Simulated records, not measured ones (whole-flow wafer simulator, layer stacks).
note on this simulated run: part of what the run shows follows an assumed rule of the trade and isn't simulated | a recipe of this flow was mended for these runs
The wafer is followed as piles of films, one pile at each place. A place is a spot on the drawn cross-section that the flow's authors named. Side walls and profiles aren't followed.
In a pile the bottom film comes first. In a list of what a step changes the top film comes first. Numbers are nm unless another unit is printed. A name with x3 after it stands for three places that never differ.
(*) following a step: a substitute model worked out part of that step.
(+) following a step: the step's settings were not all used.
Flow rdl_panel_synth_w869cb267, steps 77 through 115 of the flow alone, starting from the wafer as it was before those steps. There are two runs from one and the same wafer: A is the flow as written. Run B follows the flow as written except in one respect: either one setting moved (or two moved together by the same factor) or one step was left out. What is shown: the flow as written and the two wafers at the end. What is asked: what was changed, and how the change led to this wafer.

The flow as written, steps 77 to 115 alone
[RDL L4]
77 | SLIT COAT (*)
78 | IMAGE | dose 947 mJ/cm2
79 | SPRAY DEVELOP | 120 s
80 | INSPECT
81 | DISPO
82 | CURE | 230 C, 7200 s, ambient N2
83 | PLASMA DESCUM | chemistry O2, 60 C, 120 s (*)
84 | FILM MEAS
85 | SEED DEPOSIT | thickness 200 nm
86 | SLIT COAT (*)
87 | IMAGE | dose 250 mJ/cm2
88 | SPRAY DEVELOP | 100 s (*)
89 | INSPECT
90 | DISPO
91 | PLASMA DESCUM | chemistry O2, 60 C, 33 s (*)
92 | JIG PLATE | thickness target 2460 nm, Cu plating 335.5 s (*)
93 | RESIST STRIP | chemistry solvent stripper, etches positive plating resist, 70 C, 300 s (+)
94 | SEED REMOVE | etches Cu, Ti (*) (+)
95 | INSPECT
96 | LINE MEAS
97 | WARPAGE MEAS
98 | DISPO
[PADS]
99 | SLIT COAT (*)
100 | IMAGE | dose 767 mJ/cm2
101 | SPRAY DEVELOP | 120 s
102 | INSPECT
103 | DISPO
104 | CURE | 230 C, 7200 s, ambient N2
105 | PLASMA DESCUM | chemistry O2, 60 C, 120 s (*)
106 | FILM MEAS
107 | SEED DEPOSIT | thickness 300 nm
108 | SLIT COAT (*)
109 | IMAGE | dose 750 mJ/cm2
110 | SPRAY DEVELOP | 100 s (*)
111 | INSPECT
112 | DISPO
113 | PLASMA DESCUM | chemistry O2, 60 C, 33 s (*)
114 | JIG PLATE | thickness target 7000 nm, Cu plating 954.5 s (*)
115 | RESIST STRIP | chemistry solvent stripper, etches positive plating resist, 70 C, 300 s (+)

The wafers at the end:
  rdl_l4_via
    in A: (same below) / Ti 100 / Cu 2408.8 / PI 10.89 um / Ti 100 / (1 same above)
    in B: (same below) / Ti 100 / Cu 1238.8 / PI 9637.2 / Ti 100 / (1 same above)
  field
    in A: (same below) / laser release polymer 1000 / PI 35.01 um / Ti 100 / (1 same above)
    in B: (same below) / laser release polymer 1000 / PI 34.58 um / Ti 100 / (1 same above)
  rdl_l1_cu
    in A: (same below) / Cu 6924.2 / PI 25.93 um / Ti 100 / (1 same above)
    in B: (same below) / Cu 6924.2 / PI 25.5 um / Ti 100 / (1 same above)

Cause: step 92, JIG PLATE: Cu plating 176.5 s was run, whereas the flow has Cu plating 335.5 s.

The path from the change to this, step by step:
  92 | JIG PLATE | thickness target 2460 nm, Cu plating 335.5 s (*)
      rdl_l4_cu, rdl_l4_land, rdl_l4_via, pads_land, pads_via: A +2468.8 Cu | B +1298.8 Cu
  99 | SLIT COAT (*)
      rdl_l4_via: A +10.89 um PI (new film) | B +9637.2 PI (new film)
      field: A +5893.8 PI | B +5464.8 PI
      (and at 19 other places as well)
  108 | SLIT COAT (*)
      rdl_l3_land: A +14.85 um ILINE-POS-THICK-GRADE-A (new film) | B +14.84 um ILINE-POS-THICK-GRADE-A (new film)
      rdl_l3_via: A +14.8 um ILINE-POS-THICK-GRADE-A (new film) | B +14.79 um ILINE-POS-THICK-GRADE-A (new film)
      (and at 8 other places as well)
  110 | SPRAY DEVELOP | 100 s (*)
      pads_cu: A -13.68 um ILINE-POS-THICK-GRADE-A (all of it) | B -13.62 um ILINE-POS-THICK-GRADE-A (all of it)
      pads_land: A -13.11 um ILINE-POS-THICK-GRADE-A (all of it) | B -13.21 um ILINE-POS-THICK-GRADE-A (all of it)
      (and at 1 other place as well)
  114 | JIG PLATE | thickness target 7000 nm, Cu plating 954.5 s (*)
      pads_via: A +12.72 um Au/Ni/Cu (new film) | B +12.87 um Au/Ni/Cu (new film)
  115 | RESIST STRIP | chemistry solvent stripper, etches positive plating resist, 70 C, 300 s (+)
      rdl_l3_space: A -15 um ILINE-POS-THICK-GRADE-A (all of it) | B -15.01 um ILINE-POS-THICK-GRADE-A (all of it)
      rdl_l3_land: A -14.82 um ILINE-POS-THICK-GRADE-A (all of it) | B -14.81 um ILINE-POS-THICK-GRADE-A (all of it)
      (and at 5 other places as well)
